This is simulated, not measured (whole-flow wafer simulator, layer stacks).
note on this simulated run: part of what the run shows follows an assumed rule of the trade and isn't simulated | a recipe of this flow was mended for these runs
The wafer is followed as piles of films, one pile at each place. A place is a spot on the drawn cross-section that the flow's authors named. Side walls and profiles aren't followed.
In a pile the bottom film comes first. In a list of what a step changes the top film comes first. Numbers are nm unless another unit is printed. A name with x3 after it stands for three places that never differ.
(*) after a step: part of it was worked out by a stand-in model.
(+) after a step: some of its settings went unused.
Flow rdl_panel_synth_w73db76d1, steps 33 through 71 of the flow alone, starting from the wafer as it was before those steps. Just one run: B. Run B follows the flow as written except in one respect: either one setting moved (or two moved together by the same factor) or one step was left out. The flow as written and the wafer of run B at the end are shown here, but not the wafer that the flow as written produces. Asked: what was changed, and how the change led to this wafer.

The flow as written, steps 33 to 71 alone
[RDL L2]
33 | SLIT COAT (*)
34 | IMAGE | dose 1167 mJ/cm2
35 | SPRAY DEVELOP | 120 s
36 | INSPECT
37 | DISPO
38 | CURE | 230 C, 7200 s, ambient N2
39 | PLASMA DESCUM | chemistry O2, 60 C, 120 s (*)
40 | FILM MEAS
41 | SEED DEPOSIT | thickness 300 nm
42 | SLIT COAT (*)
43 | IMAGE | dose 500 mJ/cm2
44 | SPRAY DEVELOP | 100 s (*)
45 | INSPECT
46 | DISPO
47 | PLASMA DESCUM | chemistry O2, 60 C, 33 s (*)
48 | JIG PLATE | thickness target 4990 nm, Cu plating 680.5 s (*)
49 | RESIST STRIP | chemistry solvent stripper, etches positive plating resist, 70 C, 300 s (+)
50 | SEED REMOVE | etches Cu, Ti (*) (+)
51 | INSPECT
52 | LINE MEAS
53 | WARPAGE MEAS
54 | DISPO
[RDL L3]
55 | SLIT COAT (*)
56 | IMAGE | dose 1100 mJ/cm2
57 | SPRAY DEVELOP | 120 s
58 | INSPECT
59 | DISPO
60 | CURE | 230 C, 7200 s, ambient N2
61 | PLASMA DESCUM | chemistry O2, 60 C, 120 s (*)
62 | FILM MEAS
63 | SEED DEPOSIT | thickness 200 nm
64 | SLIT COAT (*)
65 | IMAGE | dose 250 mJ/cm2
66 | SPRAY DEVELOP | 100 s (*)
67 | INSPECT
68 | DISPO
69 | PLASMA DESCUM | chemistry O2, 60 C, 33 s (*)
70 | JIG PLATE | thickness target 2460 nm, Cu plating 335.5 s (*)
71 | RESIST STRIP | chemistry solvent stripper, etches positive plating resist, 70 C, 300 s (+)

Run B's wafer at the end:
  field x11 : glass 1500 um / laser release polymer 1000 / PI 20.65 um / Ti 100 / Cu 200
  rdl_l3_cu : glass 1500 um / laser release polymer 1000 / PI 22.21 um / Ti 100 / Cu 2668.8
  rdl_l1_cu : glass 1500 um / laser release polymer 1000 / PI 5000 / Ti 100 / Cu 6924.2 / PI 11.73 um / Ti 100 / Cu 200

The reason: step 48, JIG PLATE: Cu plating 527.4 s was run, whereas the flow has Cu plating 680.5 s.

Step by step, how the change led to this:
  48 | JIG PLATE | thickness target 4990 nm, Cu plating 680.5 s (*)
      rdl_l2_cu, rdl_l2_land, rdl_l2_via, rdl_l2_rim, rdl_l3_land, rdl_l3_via: Cu gains 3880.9 (as written it would have been: Cu gains 5007.5)
  55 | SLIT COAT (*)
      rdl_l2_space: PI gains 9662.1 (as written it would have been: PI gains 10.58 um)
      field x11, rdl_l4_land x2: PI gains 7586 (as written it would have been: PI gains 7936.4)
      (as well as at 9 more places)
  64 | SLIT COAT (*)
      rdl_l2_space: ILINE-POS-THICK-GRADE-A gains 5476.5 (new film) (as written it would have been: ILINE-POS-THICK-GRADE-A gains 5624.6 (new film))
      rdl_l1_rim: ILINE-POS-THICK-GRADE-A gains 4908.2 (new film) (as written it would have been: ILINE-POS-THICK-GRADE-A gains 5077.5 (new film))
      (as well as at 3 more places)
  66 | SPRAY DEVELOP | 100 s (*)
      rdl_l3_land: ILINE-POS-THICK-GRADE-A loses 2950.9 (all of it) (as written it would have been: ILINE-POS-THICK-GRADE-A loses 2880.1 (all of it))
  71 | RESIST STRIP | chemistry solvent stripper, etches positive plating resist, 70 C, 300 s (+)
      rdl_l2_space: ILINE-POS-THICK-GRADE-A loses 5446.8 (all of it) (as written it would have been: ILINE-POS-THICK-GRADE-A loses 5594.9 (all of it))
      rdl_l1_rim: ILINE-POS-THICK-GRADE-A loses 4878.5 (all of it) (as written it would have been: ILINE-POS-THICK-GRADE-A loses 5047.8 (all of it))
      (as well as at 2 more places)
